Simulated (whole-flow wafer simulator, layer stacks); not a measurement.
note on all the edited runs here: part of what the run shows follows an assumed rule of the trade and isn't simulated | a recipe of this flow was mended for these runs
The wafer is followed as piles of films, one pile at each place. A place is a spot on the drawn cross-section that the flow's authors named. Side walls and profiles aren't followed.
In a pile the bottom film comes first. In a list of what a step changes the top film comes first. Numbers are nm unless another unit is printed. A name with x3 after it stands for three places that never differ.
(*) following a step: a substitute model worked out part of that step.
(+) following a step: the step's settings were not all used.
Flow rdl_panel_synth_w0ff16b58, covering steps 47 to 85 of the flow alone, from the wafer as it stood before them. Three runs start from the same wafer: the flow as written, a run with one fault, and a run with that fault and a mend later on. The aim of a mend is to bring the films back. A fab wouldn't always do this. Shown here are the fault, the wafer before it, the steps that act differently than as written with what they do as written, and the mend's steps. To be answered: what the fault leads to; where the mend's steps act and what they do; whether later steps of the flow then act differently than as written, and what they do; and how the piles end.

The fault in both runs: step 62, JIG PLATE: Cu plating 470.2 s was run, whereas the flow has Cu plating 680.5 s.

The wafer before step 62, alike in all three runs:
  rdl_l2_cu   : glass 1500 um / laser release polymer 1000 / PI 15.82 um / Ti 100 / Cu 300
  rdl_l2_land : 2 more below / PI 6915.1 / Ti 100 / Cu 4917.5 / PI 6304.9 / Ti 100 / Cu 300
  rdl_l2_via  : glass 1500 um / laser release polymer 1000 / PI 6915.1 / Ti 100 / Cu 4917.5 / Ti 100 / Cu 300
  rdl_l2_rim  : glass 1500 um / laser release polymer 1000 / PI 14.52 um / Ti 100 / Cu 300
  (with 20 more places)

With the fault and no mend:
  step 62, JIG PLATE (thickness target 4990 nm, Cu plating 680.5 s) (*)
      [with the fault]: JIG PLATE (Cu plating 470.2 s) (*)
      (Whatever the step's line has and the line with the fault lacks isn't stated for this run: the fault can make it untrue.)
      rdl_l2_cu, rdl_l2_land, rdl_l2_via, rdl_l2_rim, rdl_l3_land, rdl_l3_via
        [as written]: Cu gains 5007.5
        [with the fault]: Cu gains 3460
  Steps later in the flow that act otherwise than as written:
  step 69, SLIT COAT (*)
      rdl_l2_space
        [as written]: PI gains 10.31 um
        [with the fault]: PI gains 9084.5
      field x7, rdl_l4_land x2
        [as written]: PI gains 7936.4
        [with the fault]: PI gains 7459.6
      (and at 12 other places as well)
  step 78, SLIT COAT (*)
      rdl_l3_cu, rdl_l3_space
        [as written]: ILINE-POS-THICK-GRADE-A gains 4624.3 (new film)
        [with the fault]: ILINE-POS-THICK-GRADE-A gains 4516.5 (new film)
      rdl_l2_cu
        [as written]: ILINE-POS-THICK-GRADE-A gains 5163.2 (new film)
        [with the fault]: ILINE-POS-THICK-GRADE-A gains 5056.9 (new film)
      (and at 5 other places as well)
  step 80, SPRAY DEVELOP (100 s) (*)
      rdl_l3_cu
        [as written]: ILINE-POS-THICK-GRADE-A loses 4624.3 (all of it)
        [with the fault]: ILINE-POS-THICK-GRADE-A loses 4516.5 (all of it)
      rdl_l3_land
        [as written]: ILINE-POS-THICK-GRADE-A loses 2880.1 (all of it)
        [with the fault]: ILINE-POS-THICK-GRADE-A loses 2980.3 (all of it)
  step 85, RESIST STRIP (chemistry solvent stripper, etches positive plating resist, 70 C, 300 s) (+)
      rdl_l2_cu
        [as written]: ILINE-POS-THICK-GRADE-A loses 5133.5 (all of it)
        [with the fault]: ILINE-POS-THICK-GRADE-A loses 5027.2 (all of it)
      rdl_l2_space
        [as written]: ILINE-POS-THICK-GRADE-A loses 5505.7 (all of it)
        [with the fault]: ILINE-POS-THICK-GRADE-A loses 5286 (all of it)
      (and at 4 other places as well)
  The piles end different from the flow's at field x7, far_pads_cu, rdl_l1_cu and 14 more by more than 2% or 0.5 nm, whichever is larger.
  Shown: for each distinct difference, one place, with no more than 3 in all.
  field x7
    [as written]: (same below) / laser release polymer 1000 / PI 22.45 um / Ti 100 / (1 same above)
    [with the fault]: (same below) / laser release polymer 1000 / PI 21.98 um / Ti 100 / (1 same above)
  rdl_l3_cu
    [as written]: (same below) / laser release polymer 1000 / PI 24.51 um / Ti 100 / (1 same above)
    [with the fault]: (same below) / laser release polymer 1000 / PI 23.36 um / Ti 100 / (1 same above)
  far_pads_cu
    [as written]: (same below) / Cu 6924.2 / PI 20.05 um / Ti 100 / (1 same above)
    [with the fault]: (same below) / Cu 6924.2 / PI 19.57 um / Ti 100 / (1 same above)

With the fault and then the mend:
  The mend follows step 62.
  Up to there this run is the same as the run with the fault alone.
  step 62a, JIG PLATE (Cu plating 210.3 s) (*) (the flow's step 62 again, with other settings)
      rdl_l2_cu, rdl_l2_land, rdl_l2_via, rdl_l2_rim, rdl_l3_land, rdl_l3_via
        Cu gains 1547.5
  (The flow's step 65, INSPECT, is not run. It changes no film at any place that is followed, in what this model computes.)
  Every later step of the flow that is run acts as written at every place that is followed.
  By the end, the piles equal the flow's at every place that both follow.
